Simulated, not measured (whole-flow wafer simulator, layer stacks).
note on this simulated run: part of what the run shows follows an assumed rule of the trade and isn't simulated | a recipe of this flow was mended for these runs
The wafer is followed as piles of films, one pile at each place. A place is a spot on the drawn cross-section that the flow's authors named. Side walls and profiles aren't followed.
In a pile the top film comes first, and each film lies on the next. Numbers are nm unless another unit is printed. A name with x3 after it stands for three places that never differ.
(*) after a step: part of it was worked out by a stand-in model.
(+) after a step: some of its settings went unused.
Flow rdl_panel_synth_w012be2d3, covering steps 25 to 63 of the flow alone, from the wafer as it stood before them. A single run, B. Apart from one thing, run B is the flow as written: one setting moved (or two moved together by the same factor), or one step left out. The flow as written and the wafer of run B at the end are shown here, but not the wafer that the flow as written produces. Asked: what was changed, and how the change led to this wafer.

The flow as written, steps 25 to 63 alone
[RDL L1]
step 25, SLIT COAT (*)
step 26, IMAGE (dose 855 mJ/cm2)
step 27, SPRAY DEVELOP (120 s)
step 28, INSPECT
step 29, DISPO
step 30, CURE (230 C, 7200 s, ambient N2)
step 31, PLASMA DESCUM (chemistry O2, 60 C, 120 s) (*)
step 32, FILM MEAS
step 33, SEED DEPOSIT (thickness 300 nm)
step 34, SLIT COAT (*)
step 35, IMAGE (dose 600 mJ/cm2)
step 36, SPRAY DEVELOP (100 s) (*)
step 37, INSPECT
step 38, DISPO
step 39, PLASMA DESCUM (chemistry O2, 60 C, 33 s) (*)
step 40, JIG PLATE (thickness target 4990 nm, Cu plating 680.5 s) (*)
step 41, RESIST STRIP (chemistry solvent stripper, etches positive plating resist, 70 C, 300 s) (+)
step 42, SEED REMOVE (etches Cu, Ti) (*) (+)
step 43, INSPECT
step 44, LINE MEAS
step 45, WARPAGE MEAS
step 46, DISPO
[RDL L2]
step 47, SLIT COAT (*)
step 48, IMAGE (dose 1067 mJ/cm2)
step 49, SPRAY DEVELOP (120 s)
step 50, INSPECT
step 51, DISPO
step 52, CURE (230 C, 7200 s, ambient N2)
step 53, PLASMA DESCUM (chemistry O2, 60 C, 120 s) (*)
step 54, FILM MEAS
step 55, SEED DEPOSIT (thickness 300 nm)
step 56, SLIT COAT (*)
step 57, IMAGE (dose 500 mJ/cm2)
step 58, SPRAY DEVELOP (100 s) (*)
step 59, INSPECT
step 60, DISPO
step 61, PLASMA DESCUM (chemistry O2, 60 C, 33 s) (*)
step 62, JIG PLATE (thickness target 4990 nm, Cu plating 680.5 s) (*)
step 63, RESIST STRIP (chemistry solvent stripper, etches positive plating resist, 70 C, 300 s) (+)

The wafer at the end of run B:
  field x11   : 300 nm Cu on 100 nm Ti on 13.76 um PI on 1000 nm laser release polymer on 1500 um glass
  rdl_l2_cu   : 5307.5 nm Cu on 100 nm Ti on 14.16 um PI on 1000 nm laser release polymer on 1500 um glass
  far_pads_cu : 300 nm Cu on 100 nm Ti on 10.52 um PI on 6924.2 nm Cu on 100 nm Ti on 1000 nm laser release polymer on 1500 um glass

Cause: step 40, JIG PLATE: Cu plating 215.7 s was run, whereas the flow has Cu plating 680.5 s.

Step by step, how the change led to this:
  step 40, JIG PLATE (thickness target 4990 nm, Cu plating 680.5 s) (*)
      rdl_l1_cu, rdl_l1_land, rdl_l1_via, rdl_l1_rim, rdl_l2_land, rdl_l2_via: +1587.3 Cu (as written it would have been: +5007.5 Cu)
  step 47, SLIT COAT (*)
      field x11, rdl_l2_rim x3: +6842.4 PI (as written it would have been: +7600.9 PI)
      rdl_l2_cu, rdl_l2_space: +7246 PI (as written it would have been: +8899.9 PI)
      (as well as at 7 more places)
  step 56, SLIT COAT (*)
      rdl_l1_via: +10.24 um ILINE-POS-THICK-GRADE-A (new film) (as written it would have been: +9582.7 ILINE-POS-THICK-GRADE-A (new film))
      far_pads_cu: +9477.8 ILINE-POS-THICK-GRADE-A (new film) (as written it would have been: +9933.1 ILINE-POS-THICK-GRADE-A (new film))
      (as well as at 8 more places)
  step 58, SPRAY DEVELOP (100 s) (*)
      rdl_l2_cu: -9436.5 ILINE-POS-THICK-GRADE-A (all of it) (as written it would have been: -9884.2 ILINE-POS-THICK-GRADE-A (all of it))
      rdl_l2_land: -7936.6 ILINE-POS-THICK-GRADE-A (all of it) (as written it would have been: -7416.3 ILINE-POS-THICK-GRADE-A (all of it))
      (as well as at 1 more place)
  step 63, RESIST STRIP (chemistry solvent stripper, etches positive plating resist, 70 C, 300 s) (+)
      rdl_l1_via: -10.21 um ILINE-POS-THICK-GRADE-A (all of it) (as written it would have been: -9553 ILINE-POS-THICK-GRADE-A (all of it))
      far_pads_cu: -9448.1 ILINE-POS-THICK-GRADE-A (all of it) (as written it would have been: -9903.4 ILINE-POS-THICK-GRADE-A (all of it))
      (as well as at 5 more places)
